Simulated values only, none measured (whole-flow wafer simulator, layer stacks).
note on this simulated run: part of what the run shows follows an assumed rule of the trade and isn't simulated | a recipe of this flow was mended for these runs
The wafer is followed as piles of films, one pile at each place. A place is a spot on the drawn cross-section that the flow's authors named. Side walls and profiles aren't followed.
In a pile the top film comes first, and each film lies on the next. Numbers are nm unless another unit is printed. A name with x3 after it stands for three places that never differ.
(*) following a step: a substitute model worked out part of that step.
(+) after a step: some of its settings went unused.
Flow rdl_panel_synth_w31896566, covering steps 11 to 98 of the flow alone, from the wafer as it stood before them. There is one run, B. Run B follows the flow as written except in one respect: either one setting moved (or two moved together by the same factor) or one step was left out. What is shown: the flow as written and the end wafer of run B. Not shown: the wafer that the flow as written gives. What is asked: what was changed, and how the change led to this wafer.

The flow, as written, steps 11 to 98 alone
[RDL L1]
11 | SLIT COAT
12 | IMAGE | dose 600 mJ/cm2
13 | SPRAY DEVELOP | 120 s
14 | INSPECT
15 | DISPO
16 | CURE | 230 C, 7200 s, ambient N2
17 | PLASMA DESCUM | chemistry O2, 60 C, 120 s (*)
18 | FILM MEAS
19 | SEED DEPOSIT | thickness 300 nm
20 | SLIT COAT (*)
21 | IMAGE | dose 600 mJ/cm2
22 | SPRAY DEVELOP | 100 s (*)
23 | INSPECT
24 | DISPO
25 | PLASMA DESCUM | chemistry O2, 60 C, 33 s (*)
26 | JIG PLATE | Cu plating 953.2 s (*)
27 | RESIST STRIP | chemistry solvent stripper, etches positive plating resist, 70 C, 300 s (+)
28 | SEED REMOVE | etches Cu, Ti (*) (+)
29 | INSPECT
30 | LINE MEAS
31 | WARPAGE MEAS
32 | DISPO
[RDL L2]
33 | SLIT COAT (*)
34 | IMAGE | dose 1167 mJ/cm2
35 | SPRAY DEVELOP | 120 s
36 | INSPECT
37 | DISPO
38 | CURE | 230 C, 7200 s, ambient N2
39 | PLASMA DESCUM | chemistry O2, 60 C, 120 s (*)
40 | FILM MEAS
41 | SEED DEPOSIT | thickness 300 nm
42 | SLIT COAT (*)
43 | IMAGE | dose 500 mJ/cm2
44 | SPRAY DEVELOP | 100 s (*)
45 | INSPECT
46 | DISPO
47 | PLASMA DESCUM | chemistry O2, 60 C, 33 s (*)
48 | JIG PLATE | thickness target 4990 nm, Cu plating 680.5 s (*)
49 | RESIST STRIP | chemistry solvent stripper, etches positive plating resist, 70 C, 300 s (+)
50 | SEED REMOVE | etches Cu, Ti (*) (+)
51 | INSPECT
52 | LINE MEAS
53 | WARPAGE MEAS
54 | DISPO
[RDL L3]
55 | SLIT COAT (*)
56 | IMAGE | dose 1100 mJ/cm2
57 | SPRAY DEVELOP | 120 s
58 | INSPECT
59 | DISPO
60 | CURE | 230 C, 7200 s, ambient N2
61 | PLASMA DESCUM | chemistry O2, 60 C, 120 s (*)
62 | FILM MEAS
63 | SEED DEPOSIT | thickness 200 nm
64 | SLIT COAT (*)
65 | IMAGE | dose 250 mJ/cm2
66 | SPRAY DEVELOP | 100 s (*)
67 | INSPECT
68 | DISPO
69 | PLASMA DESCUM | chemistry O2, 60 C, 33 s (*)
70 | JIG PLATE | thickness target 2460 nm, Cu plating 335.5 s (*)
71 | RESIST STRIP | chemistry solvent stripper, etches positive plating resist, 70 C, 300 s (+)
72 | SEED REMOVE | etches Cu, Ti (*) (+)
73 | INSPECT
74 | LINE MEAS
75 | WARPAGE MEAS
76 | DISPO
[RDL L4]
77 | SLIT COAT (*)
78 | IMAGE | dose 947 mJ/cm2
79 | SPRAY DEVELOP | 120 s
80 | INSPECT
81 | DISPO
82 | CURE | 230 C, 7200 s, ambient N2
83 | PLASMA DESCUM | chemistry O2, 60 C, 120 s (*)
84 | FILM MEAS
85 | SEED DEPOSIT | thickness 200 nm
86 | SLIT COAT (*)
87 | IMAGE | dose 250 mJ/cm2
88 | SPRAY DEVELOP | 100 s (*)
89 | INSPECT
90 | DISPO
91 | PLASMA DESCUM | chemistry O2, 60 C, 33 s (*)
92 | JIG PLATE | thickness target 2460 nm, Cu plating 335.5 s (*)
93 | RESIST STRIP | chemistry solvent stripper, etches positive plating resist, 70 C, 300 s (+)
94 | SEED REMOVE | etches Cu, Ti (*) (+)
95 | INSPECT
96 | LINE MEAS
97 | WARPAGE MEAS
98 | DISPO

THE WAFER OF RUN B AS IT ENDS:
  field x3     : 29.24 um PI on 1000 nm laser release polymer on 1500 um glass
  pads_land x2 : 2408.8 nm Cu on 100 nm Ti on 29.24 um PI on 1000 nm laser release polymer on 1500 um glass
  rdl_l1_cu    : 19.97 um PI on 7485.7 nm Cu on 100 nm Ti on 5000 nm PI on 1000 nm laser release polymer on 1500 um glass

What caused this: step 26, JIG PLATE: Cu plating 1030 s was run, though the flow has Cu plating 953.2 s.

The path from the change to this, step by step:
  26 | JIG PLATE | Cu plating 953.2 s (*)
      rdl_l1_cu, rdl_l1_via, rdl_l1_rim, rdl_l2_land, rdl_l2_via: Cu gains 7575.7 (as written it would have been: Cu gains 7014.2)
  33 | SLIT COAT (*)
      rdl_l2_cu, rdl_l2_space: PI gains 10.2 um (as written it would have been: PI gains 9908.1)
      rdl_l1_cu: PI gains 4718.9 (new film) (as written it would have been: PI gains 4815.5 (new film))
      (also at 1 further place)
  42 | SLIT COAT (*)
      rdl_l2_cu, rdl_l2_space: ILINE-POS-THICK-GRADE-A gains 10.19 um (new film) (as written it would have been: ILINE-POS-THICK-GRADE-A gains 10.13 um (new film))
      rdl_l1_space: ILINE-POS-THICK-GRADE-A gains 10.59 um (new film) (as written it would have been: ILINE-POS-THICK-GRADE-A gains 10.52 um (new film))
      (also at 2 further places)
  44 | SPRAY DEVELOP | 100 s (*)
      rdl_l2_cu: ILINE-POS-THICK-GRADE-A loses 10.19 um (all of it) (as written it would have been: ILINE-POS-THICK-GRADE-A loses 10.13 um (all of it))
      rdl_l2_via: ILINE-POS-THICK-GRADE-A loses 12.41 um (all of it) (as written it would have been: ILINE-POS-THICK-GRADE-A loses 12.5 um (all of it))
  49 | RESIST STRIP | chemistry solvent stripper, etches positive plating resist, 70 C, 300 s (+)
      rdl_l1_via: ILINE-POS-THICK-GRADE-A loses 9973.9 (all of it) (as written it would have been: ILINE-POS-THICK-GRADE-A loses 10.05 um (all of it))
      rdl_l1_space: ILINE-POS-THICK-GRADE-A loses 10.56 um (all of it) (as written it would have been: ILINE-POS-THICK-GRADE-A loses 10.49 um (all of it))
      (also at 1 further place)
  55 | SLIT COAT (*)
      rdl_l2_space: PI gains 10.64 um (as written it would have been: PI gains 10.58 um)
      rdl_l2_via: PI gains 10.66 um (new film) (as written it would have been: PI gains 10.74 um (new film))
